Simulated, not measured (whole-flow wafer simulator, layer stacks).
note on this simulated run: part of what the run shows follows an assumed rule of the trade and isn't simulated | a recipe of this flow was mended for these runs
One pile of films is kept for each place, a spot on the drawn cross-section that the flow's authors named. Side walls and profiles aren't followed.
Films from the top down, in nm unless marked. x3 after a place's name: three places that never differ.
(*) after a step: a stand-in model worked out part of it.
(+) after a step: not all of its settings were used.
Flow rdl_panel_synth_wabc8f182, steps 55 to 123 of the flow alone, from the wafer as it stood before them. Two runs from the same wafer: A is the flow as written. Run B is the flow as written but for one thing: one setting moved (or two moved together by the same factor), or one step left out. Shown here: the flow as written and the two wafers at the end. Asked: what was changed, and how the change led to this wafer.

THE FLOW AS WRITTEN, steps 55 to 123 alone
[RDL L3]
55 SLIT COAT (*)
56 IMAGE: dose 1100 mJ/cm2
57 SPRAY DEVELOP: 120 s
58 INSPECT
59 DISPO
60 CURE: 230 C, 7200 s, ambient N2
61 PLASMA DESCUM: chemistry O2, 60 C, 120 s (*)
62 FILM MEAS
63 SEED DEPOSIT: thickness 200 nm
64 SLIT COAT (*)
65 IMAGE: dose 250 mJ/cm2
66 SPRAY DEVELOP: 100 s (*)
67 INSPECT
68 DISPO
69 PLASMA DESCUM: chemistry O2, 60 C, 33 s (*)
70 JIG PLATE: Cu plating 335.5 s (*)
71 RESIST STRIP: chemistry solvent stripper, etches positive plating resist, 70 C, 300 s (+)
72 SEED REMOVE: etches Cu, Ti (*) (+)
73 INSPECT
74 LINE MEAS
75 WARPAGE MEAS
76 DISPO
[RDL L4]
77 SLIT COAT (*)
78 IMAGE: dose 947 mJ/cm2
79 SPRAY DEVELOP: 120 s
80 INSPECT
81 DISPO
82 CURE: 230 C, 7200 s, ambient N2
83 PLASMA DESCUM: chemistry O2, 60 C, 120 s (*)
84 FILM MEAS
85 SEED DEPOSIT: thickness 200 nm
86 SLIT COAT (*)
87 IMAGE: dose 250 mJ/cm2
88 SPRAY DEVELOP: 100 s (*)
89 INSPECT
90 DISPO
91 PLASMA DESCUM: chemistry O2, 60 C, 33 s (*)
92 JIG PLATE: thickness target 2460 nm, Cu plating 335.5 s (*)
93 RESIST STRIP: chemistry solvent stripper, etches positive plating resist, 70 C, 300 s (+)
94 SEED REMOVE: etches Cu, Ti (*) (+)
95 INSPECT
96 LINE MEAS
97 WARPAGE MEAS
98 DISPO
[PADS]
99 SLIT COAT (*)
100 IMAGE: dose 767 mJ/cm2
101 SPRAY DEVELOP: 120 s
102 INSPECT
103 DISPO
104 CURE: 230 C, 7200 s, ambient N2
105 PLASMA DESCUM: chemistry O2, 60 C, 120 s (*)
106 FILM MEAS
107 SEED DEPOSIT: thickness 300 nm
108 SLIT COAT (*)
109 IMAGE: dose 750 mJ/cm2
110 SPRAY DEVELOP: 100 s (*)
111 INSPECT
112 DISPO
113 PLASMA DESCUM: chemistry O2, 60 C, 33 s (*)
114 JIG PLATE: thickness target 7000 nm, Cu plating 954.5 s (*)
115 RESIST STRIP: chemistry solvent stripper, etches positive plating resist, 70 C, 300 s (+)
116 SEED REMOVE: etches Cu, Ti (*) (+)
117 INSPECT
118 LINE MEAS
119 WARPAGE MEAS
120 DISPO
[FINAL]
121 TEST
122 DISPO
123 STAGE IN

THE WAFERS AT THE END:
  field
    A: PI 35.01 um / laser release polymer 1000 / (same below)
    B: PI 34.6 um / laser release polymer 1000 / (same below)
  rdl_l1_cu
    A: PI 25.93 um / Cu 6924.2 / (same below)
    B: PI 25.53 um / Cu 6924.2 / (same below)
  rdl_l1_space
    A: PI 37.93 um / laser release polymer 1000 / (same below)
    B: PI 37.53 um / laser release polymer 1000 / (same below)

The cause: step 70, JIG PLATE: Cu plating 255 s was run, where the flow has Cu plating 335.5 s.

How the change led to this, step by step:
  70 JIG PLATE: Cu plating 335.5 s (*)
      rdl_l3_cu, rdl_l3_land, rdl_l3_via, rdl_l4_land, rdl_l4_via: A Cu +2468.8 | B Cu +1876.5
  77 SLIT COAT (*)
      field, pads_cu, pads_space, pads_land, pads_via: A PI +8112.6 | B PI +7709.4
      rdl_l1_cu: A PI +7979.2 | B PI +7578.1
      (and at 13 more places)
  86 SLIT COAT (*)
      rdl_l3_land: A ILINE-POS-THICK-GRADE-A +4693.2 (new film) | B ILINE-POS-THICK-GRADE-A +4859.3 (new film)
      rdl_l3_via: A ILINE-POS-THICK-GRADE-A +4627.8 (new film) | B ILINE-POS-THICK-GRADE-A +4850 (new film)
  93 RESIST STRIP: chemistry solvent stripper, etches positive plating resist, 70 C, 300 s (+)
      rdl_l3_land: A ILINE-POS-THICK-GRADE-A -4663.5 (all of it) | B ILINE-POS-THICK-GRADE-A -4829.6 (all of it)
      rdl_l3_via: A ILINE-POS-THICK-GRADE-A -4598.1 (all of it) | B ILINE-POS-THICK-GRADE-A -4820.3 (all of it)
  99 SLIT COAT (*)
      rdl_l3_land: A PI +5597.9 | B PI +5758.3
      rdl_l3_via: A PI +5534.5 | B PI +5750.6
      (and at 1 more place)
  108 SLIT COAT (*)
      rdl_l4_cu, rdl_l4_space: A ILINE-POS-THICK-GRADE-A +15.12 um (new film) | B ILINE-POS-THICK-GRADE-A +15.11 um (new film)
      rdl_l3_cu: A ILINE-POS-THICK-GRADE-A +15.04 um (new film) | B ILINE-POS-THICK-GRADE-A +15.02 um (new film)
      (and at 6 more places)
  115 RESIST STRIP: chemistry solvent stripper, etches positive plating resist, 70 C, 300 s (+)
      rdl_l4_cu, rdl_l4_space: A ILINE-POS-THICK-GRADE-A -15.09 um (all of it) | B ILINE-POS-THICK-GRADE-A -15.08 um (all of it)
      rdl_l3_cu: A ILINE-POS-THICK-GRADE-A -15.01 um (all of it) | B ILINE-POS-THICK-GRADE-A -14.99 um (all of it)
      (and at 6 more places)
